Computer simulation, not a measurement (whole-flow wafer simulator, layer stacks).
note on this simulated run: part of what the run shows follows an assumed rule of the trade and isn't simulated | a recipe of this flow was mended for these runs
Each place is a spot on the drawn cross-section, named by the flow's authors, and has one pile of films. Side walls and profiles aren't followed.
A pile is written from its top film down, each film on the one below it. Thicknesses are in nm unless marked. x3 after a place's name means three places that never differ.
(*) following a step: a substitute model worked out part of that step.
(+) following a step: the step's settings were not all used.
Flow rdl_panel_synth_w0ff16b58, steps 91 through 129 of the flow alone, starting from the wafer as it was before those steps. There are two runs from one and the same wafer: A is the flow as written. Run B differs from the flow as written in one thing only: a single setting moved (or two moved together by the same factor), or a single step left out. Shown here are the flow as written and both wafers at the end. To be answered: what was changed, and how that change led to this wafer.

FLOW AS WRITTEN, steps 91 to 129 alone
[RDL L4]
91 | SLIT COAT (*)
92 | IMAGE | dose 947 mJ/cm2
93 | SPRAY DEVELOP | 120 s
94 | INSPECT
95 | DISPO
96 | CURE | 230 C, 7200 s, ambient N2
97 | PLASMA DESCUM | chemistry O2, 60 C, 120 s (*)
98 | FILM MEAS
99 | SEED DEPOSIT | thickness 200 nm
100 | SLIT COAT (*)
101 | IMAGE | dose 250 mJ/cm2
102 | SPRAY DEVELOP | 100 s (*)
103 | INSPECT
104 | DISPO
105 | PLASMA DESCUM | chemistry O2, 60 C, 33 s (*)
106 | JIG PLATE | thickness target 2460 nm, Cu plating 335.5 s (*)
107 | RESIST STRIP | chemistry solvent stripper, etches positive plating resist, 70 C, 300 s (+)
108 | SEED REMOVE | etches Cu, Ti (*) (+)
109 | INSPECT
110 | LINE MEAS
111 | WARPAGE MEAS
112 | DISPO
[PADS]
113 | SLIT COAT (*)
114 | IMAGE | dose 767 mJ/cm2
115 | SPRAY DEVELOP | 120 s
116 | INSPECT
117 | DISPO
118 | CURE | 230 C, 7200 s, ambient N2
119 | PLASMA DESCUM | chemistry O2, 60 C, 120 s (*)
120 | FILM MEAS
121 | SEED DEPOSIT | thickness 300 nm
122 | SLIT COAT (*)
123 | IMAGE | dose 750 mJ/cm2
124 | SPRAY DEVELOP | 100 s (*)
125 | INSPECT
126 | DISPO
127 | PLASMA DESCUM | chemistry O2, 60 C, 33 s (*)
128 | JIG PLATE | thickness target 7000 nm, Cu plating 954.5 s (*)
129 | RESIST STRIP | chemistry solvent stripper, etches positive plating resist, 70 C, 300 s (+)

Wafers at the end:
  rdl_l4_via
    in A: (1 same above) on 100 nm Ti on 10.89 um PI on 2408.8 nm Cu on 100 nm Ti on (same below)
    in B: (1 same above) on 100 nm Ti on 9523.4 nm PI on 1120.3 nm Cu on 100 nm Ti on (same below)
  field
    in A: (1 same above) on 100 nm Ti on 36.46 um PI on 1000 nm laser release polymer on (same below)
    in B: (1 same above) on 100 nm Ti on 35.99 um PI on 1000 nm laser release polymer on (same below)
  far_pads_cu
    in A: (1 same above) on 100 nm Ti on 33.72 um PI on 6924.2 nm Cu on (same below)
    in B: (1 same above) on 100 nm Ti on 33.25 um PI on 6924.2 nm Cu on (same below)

What caused this: step 106, JIG PLATE: Cu plating 160.4 s was run, whereas the flow has Cu plating 335.5 s.

The path from the change to this, step by step:
  106 | JIG PLATE | thickness target 2460 nm, Cu plating 335.5 s (*)
      rdl_l4_cu, rdl_l4_land, rdl_l4_via, pads_land, pads_via: A +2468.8 Cu | B +1180.3 Cu
  113 | SLIT COAT (*)
      rdl_l4_via: A +10.89 um PI (new film) | B +9523.4 PI (new film)
      field: A +5893.8 PI | B +5422.6 PI
      (and at 21 other places as well)
  122 | SLIT COAT (*)
      rdl_l2_cu, rdl_l2_space: A +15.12 um ILINE-POS-THICK-GRADE-A (new film) | B +15.13 um ILINE-POS-THICK-GRADE-A (new film)
      rdl_l1_space: A +15.17 um ILINE-POS-THICK-GRADE-A (new film) | B +15.18 um ILINE-POS-THICK-GRADE-A (new film)
      (and at 12 other places as well)
  124 | SPRAY DEVELOP | 100 s (*)
      pads_cu: A -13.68 um ILINE-POS-THICK-GRADE-A (all of it) | B -13.61 um ILINE-POS-THICK-GRADE-A (all of it)
      pads_land: A -13.11 um ILINE-POS-THICK-GRADE-A (all of it) | B -13.22 um ILINE-POS-THICK-GRADE-A (all of it)
      (and at 1 other place as well)
  128 | JIG PLATE | thickness target 7000 nm, Cu plating 954.5 s (*)
      pads_via: A +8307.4 Cu | B +8478.3 Cu
  129 | RESIST STRIP | chemistry solvent stripper, etches positive plating resist, 70 C, 300 s (+)
      rdl_l2_cu, rdl_l2_space: A -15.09 um ILINE-POS-THICK-GRADE-A (all of it) | B -15.1 um ILINE-POS-THICK-GRADE-A (all of it)
      rdl_l1_space: A -15.14 um ILINE-POS-THICK-GRADE-A (all of it) | B -15.15 um ILINE-POS-THICK-GRADE-A (all of it)
      (and at 10 other places as well)
